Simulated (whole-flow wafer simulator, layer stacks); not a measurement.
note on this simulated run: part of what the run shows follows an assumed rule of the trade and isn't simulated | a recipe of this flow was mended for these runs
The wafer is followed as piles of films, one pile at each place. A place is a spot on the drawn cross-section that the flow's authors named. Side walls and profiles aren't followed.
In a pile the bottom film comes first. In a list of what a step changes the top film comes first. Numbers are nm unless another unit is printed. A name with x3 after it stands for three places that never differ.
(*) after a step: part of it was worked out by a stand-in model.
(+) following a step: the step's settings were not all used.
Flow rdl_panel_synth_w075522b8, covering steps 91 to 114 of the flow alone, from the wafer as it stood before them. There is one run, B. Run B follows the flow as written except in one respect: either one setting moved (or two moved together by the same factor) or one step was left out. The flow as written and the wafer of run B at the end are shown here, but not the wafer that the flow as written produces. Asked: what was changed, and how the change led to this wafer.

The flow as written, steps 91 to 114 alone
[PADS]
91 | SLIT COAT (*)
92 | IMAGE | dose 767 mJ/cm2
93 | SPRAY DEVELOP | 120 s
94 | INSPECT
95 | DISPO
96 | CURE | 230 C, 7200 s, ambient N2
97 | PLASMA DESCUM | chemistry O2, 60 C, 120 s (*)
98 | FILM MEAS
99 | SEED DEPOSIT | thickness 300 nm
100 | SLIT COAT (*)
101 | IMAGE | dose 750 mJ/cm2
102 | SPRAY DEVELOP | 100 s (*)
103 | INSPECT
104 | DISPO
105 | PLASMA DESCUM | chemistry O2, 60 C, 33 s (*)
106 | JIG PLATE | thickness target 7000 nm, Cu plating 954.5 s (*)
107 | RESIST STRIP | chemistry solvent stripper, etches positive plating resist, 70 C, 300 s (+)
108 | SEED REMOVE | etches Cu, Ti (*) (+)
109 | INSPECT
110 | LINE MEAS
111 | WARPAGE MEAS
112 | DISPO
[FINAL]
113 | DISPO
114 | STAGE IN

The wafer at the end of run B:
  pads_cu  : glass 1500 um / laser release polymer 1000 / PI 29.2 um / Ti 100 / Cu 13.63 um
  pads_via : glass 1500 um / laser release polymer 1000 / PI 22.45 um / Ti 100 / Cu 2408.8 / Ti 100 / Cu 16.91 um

What caused this: step 106, JIG PLATE: Cu plating 1865 s was run, though the flow has Cu plating 954.5 s.

Step by step, how the change led to this:
  106 | JIG PLATE | thickness target 7000 nm, Cu plating 954.5 s (*)
      pads_cu, pads_land: Cu gains 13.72 um (as written it would have been: Cu gains 7023.8)
      pads_via: Cu gains 17 um (as written it would have been: Cu gains 8307.4)
